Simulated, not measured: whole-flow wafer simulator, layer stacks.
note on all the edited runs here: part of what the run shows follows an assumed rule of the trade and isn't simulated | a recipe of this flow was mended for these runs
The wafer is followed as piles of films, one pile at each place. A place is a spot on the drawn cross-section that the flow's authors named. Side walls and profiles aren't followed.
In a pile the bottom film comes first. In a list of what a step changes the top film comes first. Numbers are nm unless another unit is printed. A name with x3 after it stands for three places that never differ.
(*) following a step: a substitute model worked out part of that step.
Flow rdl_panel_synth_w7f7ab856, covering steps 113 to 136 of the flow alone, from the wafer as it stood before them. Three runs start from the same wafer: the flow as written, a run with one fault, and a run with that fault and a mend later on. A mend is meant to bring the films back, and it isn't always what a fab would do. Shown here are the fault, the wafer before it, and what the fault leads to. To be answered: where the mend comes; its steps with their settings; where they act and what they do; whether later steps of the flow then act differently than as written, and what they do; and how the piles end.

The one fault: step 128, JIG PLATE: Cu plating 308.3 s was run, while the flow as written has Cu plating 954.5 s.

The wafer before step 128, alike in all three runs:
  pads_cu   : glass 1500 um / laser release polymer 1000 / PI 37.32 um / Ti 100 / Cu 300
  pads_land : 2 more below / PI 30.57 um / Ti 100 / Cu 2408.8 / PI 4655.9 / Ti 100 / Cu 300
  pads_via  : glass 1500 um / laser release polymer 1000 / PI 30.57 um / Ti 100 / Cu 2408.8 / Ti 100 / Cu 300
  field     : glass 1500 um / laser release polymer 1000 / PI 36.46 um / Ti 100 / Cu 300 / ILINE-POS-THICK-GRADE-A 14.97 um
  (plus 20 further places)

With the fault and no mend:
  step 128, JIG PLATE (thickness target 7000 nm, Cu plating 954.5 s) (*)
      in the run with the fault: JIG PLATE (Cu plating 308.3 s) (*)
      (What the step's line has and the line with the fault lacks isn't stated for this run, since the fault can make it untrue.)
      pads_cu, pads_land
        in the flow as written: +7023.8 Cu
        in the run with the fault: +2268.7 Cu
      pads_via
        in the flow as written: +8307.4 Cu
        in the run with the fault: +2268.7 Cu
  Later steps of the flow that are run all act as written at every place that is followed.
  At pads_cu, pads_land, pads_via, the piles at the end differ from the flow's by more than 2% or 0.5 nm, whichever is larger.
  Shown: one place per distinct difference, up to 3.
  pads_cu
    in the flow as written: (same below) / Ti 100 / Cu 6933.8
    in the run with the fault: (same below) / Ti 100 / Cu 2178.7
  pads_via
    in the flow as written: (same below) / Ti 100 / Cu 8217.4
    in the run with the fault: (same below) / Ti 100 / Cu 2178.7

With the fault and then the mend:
  After step 128 comes the mend.
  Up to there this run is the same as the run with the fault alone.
  step 128a, JIG PLATE (Cu plating 646.2 s) (*) (a further turn of the flow's step 128, with different settings)
      pads_cu, pads_land
        +4755.1 Cu
      pads_via
        +6038.8 Cu
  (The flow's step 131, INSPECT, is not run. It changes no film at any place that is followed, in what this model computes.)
  Later steps of the flow that are run all act as written at every place that is followed.
  By the end, the piles equal the flow's at every place that both follow.
